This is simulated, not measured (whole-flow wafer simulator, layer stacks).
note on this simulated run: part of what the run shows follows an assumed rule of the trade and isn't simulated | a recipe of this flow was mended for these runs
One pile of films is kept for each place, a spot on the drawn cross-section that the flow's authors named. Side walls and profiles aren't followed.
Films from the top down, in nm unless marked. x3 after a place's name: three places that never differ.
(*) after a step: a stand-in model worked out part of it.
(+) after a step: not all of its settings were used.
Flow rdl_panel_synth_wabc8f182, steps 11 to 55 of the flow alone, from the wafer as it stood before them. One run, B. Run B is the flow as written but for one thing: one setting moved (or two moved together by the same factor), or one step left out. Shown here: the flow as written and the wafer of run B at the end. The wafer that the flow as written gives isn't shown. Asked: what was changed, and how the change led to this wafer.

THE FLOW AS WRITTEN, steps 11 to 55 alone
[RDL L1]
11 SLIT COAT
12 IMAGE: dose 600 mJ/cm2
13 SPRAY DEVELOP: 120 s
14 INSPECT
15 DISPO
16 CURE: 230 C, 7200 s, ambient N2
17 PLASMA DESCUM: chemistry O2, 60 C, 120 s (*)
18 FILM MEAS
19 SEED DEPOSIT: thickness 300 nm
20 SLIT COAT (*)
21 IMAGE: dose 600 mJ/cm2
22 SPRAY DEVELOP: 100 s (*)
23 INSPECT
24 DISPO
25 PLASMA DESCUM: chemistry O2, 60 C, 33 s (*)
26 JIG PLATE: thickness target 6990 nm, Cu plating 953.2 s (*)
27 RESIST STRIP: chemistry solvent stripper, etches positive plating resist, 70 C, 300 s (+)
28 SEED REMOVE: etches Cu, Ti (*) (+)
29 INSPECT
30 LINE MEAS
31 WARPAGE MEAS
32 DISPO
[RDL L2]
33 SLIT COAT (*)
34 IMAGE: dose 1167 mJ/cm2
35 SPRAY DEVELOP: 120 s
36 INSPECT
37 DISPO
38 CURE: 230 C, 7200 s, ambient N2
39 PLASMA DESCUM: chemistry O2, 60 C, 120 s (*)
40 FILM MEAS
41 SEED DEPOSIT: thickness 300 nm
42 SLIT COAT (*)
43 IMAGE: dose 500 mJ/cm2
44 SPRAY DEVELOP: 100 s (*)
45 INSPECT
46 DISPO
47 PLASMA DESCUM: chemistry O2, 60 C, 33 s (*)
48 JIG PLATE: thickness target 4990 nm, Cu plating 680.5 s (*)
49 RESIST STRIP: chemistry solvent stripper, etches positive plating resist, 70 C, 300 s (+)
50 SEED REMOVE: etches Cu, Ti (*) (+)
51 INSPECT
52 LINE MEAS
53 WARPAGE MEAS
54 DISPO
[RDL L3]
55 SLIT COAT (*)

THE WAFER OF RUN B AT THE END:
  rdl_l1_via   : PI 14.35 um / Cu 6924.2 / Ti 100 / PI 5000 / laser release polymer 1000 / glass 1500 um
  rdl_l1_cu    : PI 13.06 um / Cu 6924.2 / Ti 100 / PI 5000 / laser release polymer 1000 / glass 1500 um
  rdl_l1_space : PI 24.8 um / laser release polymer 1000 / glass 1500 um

The cause: step 13, SPRAY DEVELOP: 120 s, was left out.

How the change led to this, step by step:
  20 SLIT COAT (*)
      rdl_l1_cu: ILINE-POS-THICK-GRADE-A +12 um (new film) (as written it would be: ILINE-POS-THICK-GRADE-A +10.42 um (new film))
      rdl_l1_space: ILINE-POS-THICK-GRADE-A +12 um (new film) (as written it would be: ILINE-POS-THICK-GRADE-A +10.94 um (new film))
      (and at 1 more place)
  22 SPRAY DEVELOP: 100 s (*)
      rdl_l1_cu: ILINE-POS-THICK-GRADE-A -12 um (all of it) (as written it would be: ILINE-POS-THICK-GRADE-A -10.42 um (all of it))
      rdl_l1_via: ILINE-POS-THICK-GRADE-A -12 um (all of it) (as written it would be: ILINE-POS-THICK-GRADE-A -13.83 um (all of it))
  27 RESIST STRIP: chemistry solvent stripper, etches positive plating resist, 70 C, 300 s (+)
      rdl_l1_space: ILINE-POS-THICK-GRADE-A -11.97 um (all of it) (as written it would be: ILINE-POS-THICK-GRADE-A -10.91 um (all of it))
  33 SLIT COAT (*)
      rdl_l1_cu: PI +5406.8 (new film) (as written it would be: PI +4815.5 (new film))
      rdl_l1_space: PI +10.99 um (as written it would be: PI +10.38 um)
      (and at 1 more place)
  42 SLIT COAT (*)
      rdl_l1_via: ILINE-POS-THICK-GRADE-A +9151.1 (new film) (as written it would be: ILINE-POS-THICK-GRADE-A +10.08 um (new film))
      rdl_l1_cu: ILINE-POS-THICK-GRADE-A +9750.6 (new film) (as written it would be: ILINE-POS-THICK-GRADE-A +9269.6 (new film))
      (and at 1 more place)
  49 RESIST STRIP: chemistry solvent stripper, etches positive plating resist, 70 C, 300 s (+)
      rdl_l1_via: ILINE-POS-THICK-GRADE-A -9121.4 (all of it) (as written it would be: ILINE-POS-THICK-GRADE-A -10.05 um (all of it))
      rdl_l1_cu: ILINE-POS-THICK-GRADE-A -9720.9 (all of it) (as written it would be: ILINE-POS-THICK-GRADE-A -9239.9 (all of it))
      (and at 1 more place)
  55 SLIT COAT (*)
      rdl_l1_cu: PI +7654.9 (as written it would be: PI +7258.6)
      rdl_l1_space: PI +8803.7 (as written it would be: PI +8409.5)
      (and at 1 more place)
